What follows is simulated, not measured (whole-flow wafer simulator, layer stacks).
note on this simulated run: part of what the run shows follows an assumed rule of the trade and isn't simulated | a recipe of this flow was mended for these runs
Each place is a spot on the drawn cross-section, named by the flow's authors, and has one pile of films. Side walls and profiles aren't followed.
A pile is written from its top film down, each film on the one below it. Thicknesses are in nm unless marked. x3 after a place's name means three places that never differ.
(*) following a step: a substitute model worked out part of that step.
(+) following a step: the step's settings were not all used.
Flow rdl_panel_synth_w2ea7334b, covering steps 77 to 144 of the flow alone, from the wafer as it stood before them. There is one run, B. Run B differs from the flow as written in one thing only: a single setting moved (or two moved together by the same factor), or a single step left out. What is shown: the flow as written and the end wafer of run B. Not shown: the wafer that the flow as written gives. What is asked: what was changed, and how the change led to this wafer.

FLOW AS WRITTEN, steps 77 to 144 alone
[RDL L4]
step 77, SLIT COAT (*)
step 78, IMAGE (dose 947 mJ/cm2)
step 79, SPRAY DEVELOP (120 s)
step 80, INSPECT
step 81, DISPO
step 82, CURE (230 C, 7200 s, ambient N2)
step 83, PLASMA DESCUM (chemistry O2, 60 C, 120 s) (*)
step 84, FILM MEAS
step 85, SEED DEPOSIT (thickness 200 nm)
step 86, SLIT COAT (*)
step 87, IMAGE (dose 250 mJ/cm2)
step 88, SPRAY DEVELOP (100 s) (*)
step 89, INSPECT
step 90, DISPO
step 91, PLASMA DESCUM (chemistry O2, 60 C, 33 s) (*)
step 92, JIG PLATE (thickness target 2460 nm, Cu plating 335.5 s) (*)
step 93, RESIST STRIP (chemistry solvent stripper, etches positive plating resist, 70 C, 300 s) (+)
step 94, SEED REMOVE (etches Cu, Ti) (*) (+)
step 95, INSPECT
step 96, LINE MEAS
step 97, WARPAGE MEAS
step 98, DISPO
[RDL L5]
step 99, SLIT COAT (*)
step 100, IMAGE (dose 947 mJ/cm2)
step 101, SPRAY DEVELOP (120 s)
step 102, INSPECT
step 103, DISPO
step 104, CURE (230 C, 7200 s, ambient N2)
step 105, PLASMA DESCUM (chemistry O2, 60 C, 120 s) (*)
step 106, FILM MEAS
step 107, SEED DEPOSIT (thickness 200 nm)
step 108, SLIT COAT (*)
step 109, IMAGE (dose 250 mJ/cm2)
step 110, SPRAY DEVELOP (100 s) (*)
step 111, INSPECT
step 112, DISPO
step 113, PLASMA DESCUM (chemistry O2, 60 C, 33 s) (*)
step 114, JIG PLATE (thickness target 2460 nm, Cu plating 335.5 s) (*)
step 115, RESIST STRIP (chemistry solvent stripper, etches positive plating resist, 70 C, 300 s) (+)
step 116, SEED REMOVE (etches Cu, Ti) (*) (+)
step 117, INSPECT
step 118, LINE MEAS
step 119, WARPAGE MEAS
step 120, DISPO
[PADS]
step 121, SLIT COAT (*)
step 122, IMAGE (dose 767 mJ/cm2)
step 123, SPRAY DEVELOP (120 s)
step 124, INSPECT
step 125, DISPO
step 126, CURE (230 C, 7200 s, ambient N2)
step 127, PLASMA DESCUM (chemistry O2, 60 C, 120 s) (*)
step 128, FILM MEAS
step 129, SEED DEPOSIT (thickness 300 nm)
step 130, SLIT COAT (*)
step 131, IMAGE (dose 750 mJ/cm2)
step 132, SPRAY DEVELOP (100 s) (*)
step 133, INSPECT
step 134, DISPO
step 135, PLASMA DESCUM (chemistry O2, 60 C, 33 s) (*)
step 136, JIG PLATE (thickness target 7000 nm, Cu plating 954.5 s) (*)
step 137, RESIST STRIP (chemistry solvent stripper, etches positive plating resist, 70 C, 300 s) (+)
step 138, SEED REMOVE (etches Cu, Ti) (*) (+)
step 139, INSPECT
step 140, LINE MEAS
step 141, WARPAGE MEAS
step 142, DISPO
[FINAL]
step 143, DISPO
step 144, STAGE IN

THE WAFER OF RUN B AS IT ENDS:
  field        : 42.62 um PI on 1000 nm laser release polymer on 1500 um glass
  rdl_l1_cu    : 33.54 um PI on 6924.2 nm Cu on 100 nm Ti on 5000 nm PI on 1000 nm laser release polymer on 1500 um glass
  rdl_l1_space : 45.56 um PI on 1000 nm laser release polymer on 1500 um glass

Cause: step 92, JIG PLATE: Cu plating 234.8 s was run, whereas the flow has Cu plating 335.5 s.

How this came from the change, step by step:
  step 92, JIG PLATE (thickness target 2460 nm, Cu plating 335.5 s) (*)
      rdl_l4_cu, rdl_l4_land, rdl_l4_via, rdl_l5_land, rdl_l5_via: Cu gains 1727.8 (it would be, as written: Cu gains 2468.8)
  step 99, SLIT COAT (*)
      field, pads_cu, pads_space, pads_land, pads_via: PI gains 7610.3 (it would be, as written: PI gains 8112.6)
      rdl_l1_cu: PI gains 7589.5 (it would be, as written: PI gains 8091.4)
      (also at 17 further places)
  step 108, SLIT COAT (*)
      rdl_l4_land: ILINE-POS-THICK-GRADE-A gains 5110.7 (new film) (it would be, as written: ILINE-POS-THICK-GRADE-A gains 4913.1 (new film))
      rdl_l4_via: ILINE-POS-THICK-GRADE-A gains 5104.9 (new film) (it would be, as written: ILINE-POS-THICK-GRADE-A gains 4830.6 (new film))
      (also at 1 further place)
  step 110, SPRAY DEVELOP (100 s) (*)
      rdl_l5_land: ILINE-POS-THICK-GRADE-A loses 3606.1 (all of it) (it would be, as written: ILINE-POS-THICK-GRADE-A loses 3532.2 (all of it))
  step 115, RESIST STRIP (chemistry solvent stripper, etches positive plating resist, 70 C, 300 s) (+)
      rdl_l4_land: ILINE-POS-THICK-GRADE-A loses 5081 (all of it) (it would be, as written: ILINE-POS-THICK-GRADE-A loses 4883.4 (all of it))
      rdl_l4_via: ILINE-POS-THICK-GRADE-A loses 5075.2 (all of it) (it would be, as written: ILINE-POS-THICK-GRADE-A loses 4800.9 (all of it))
  step 121, SLIT COAT (*)
      rdl_l4_land: PI gains 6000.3 (it would be, as written: PI gains 5810.3)
      rdl_l4_via: PI gains 5994.3 (it would be, as written: PI gains 5728.5)
      (also at 1 further place)
  step 130, SLIT COAT (*)
      rdl_l2_cu, rdl_l2_space: ILINE-POS-THICK-GRADE-A gains 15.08 um (new film) (it would be, as written: ILINE-POS-THICK-GRADE-A gains 15.07 um (new film))
      rdl_l2_via: ILINE-POS-THICK-GRADE-A gains 14.88 um (new film) (it would be, as written: ILINE-POS-THICK-GRADE-A gains 14.89 um (new film))
      (also at 8 further places)
  step 137, RESIST STRIP (chemistry solvent stripper, etches positive plating resist, 70 C, 300 s) (+)
      rdl_l2_via: ILINE-POS-THICK-GRADE-A loses 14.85 um (all of it) (it would be, as written: ILINE-POS-THICK-GRADE-A loses 14.86 um (all of it))
      rdl_l4_cu: ILINE-POS-THICK-GRADE-A loses 14.95 um (all of it) (it would be, as written: ILINE-POS-THICK-GRADE-A loses 14.98 um (all of it))
      (also at 7 further places)
